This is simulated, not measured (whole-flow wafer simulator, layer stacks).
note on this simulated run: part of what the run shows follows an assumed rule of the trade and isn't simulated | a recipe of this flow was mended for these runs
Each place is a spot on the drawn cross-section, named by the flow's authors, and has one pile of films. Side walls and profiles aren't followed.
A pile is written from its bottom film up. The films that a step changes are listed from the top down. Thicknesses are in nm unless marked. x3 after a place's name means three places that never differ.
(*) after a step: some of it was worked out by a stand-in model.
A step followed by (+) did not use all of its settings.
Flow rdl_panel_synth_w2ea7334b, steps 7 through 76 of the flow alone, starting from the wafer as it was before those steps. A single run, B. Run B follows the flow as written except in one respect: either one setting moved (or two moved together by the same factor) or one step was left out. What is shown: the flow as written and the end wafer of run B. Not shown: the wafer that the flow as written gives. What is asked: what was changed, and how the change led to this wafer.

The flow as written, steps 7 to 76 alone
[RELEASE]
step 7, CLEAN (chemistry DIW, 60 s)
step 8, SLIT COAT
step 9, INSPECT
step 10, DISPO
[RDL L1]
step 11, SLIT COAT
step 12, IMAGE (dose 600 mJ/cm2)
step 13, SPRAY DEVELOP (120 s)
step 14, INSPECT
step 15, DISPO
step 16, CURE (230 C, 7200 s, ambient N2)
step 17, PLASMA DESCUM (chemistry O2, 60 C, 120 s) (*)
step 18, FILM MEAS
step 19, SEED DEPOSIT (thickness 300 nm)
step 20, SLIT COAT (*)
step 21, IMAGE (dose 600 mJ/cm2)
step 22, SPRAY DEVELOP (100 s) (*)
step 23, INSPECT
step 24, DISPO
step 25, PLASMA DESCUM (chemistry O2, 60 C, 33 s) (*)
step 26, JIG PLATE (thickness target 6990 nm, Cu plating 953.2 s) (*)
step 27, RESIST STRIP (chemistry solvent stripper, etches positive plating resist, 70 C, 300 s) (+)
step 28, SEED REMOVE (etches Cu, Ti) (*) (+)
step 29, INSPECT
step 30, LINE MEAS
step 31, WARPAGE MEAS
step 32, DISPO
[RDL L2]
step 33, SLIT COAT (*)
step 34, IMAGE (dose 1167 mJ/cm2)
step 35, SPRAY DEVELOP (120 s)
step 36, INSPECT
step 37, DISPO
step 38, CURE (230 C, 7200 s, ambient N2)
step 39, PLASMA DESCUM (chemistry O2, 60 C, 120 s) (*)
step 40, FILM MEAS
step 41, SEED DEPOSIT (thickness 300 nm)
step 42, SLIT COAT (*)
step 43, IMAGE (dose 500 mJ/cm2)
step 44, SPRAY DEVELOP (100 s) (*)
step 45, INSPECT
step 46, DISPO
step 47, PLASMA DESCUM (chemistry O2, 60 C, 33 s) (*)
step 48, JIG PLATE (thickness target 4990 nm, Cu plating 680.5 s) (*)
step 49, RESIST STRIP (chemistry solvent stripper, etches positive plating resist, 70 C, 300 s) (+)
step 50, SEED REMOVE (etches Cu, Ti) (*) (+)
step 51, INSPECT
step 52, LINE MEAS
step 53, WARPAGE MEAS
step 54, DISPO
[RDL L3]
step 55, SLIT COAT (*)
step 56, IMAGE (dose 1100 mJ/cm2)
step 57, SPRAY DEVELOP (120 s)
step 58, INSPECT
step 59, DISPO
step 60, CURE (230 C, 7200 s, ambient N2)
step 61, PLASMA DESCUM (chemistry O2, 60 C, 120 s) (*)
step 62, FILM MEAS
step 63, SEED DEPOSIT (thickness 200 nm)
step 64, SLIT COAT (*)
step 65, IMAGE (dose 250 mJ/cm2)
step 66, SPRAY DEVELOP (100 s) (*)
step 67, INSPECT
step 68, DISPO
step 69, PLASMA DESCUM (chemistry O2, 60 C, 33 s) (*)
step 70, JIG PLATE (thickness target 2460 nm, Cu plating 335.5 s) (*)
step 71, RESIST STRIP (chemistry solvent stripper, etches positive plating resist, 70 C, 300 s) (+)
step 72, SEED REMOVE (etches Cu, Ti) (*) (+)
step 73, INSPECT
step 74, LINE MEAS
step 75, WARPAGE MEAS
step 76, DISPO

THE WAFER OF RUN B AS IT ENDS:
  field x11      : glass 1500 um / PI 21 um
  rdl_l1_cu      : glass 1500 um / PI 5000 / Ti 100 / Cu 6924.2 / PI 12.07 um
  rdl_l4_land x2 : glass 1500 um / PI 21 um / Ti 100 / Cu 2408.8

Cause: step 8, SLIT COAT, was skipped.

Step by step, how the change led to this:
  (no step that both runs have acts differently)
